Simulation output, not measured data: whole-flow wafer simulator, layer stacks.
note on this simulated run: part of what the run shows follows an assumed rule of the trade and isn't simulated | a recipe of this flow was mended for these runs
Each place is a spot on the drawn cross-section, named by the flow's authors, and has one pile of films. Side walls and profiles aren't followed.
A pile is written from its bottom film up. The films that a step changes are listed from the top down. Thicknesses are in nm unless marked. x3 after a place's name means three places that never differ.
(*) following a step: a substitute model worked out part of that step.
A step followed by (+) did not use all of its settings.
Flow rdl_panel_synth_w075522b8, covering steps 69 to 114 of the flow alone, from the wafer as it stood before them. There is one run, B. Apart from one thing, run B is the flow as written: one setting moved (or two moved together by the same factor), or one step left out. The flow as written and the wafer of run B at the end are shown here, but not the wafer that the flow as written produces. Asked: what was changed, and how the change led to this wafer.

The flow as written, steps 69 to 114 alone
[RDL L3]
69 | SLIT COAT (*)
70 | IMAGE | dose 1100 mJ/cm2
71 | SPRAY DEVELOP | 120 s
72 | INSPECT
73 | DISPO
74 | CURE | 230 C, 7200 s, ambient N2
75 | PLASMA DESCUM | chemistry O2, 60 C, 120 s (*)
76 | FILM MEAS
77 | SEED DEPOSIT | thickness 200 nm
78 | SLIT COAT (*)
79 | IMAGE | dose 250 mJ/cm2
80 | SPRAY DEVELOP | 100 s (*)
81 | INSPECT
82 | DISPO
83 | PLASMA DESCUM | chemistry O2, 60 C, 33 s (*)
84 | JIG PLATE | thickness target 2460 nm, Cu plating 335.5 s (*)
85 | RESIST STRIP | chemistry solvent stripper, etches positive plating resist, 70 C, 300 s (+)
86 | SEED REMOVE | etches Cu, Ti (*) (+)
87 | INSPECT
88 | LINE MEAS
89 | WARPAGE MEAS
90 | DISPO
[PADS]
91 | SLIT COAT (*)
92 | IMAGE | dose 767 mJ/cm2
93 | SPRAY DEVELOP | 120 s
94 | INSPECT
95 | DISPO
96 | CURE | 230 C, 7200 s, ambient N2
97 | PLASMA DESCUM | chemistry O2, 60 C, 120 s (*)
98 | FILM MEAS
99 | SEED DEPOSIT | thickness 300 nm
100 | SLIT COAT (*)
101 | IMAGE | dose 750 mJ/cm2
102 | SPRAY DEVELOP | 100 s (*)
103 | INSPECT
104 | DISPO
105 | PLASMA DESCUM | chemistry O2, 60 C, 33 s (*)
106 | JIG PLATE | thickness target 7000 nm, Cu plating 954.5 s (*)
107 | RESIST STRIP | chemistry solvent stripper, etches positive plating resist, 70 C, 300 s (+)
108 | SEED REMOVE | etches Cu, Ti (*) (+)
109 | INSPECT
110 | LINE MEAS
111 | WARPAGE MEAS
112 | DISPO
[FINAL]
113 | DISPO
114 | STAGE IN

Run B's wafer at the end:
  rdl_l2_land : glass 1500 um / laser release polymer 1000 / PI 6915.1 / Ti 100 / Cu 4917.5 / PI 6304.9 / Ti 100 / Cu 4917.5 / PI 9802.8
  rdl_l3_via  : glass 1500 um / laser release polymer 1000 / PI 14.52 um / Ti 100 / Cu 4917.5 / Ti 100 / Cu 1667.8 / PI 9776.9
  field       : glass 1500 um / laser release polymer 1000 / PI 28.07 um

Cause: step 84, JIG PLATE: Cu plating 234.8 s was run, though the flow has Cu plating 335.5 s.

How this came from the change, step by step:
  84 | JIG PLATE | thickness target 2460 nm, Cu plating 335.5 s (*)
      rdl_l3_cu, rdl_l3_land, rdl_l3_via, pads_land, pads_via: Cu gains 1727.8 (in the flow as written it would be: Cu gains 2468.8)
  91 | SLIT COAT (*)
      rdl_l3_via: PI gains 9776.9 (new film) (in the flow as written it would be: PI gains 10.46 um (new film))
      field: PI gains 5619.6 (in the flow as written it would be: PI gains 5893.8)
      (as well as at 16 more places)
  100 | SLIT COAT (*)
      far_pads_cu: ILINE-POS-THICK-GRADE-A gains 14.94 um (new film) (in the flow as written it would be: ILINE-POS-THICK-GRADE-A gains 14.95 um (new film))
      rdl_l1_space: ILINE-POS-THICK-GRADE-A gains 15.29 um (new film) (in the flow as written it would be: ILINE-POS-THICK-GRADE-A gains 15.28 um (new film))
      (as well as at 11 more places)
  102 | SPRAY DEVELOP | 100 s (*)
      pads_cu: ILINE-POS-THICK-GRADE-A loses 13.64 um (all of it) (in the flow as written it would be: ILINE-POS-THICK-GRADE-A loses 13.68 um (all of it))
      pads_land: ILINE-POS-THICK-GRADE-A loses 13.17 um (all of it) (in the flow as written it would be: ILINE-POS-THICK-GRADE-A loses 13.11 um (all of it))
      (as well as at 1 more place)
  107 | RESIST STRIP | chemistry solvent stripper, etches positive plating resist, 70 C, 300 s (+)
      rdl_l1_space: ILINE-POS-THICK-GRADE-A loses 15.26 um (all of it) (in the flow as written it would be: ILINE-POS-THICK-GRADE-A loses 15.25 um (all of it))
      rdl_l1_via: ILINE-POS-THICK-GRADE-A loses 14.67 um (all of it) (in the flow as written it would be: ILINE-POS-THICK-GRADE-A loses 14.68 um (all of it))
      (as well as at 8 more places)
